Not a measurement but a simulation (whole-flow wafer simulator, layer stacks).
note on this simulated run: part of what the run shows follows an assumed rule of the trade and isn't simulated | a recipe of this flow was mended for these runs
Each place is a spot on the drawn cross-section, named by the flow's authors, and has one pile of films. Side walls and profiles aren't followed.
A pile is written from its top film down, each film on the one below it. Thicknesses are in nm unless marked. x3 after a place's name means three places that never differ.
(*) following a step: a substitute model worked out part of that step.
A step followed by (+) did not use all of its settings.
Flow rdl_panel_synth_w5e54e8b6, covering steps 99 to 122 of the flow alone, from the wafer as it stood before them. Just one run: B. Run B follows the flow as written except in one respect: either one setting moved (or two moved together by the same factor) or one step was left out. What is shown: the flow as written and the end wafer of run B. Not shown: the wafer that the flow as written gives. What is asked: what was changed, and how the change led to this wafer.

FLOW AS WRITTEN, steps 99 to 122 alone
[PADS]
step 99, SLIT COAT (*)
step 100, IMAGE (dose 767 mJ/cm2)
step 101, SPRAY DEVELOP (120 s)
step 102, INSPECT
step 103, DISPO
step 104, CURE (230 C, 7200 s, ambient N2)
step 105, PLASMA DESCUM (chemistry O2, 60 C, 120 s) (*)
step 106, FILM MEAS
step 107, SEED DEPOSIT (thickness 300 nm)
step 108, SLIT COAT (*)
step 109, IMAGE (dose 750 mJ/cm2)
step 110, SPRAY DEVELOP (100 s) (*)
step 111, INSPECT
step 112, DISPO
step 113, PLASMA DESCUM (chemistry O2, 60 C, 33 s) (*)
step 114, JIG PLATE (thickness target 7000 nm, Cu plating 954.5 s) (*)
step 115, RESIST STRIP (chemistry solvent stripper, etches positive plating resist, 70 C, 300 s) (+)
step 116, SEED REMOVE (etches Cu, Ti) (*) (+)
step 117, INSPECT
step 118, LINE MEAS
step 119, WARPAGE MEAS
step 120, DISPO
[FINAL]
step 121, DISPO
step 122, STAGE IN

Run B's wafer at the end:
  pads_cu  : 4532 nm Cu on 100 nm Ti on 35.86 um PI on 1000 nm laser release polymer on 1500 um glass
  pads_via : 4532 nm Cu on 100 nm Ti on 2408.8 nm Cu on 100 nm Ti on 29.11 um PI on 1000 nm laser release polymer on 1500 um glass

The reason: step 114, JIG PLATE: Cu plating 628.1 s was run, whereas the flow has Cu plating 954.5 s.

The path from the change to this, step by step:
  step 114, JIG PLATE (thickness target 7000 nm, Cu plating 954.5 s) (*)
      pads_cu, pads_land: +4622 Cu (as written it would have been: +7023.8 Cu)
      pads_via: +4622 Cu (as written it would have been: +8307.4 Cu)
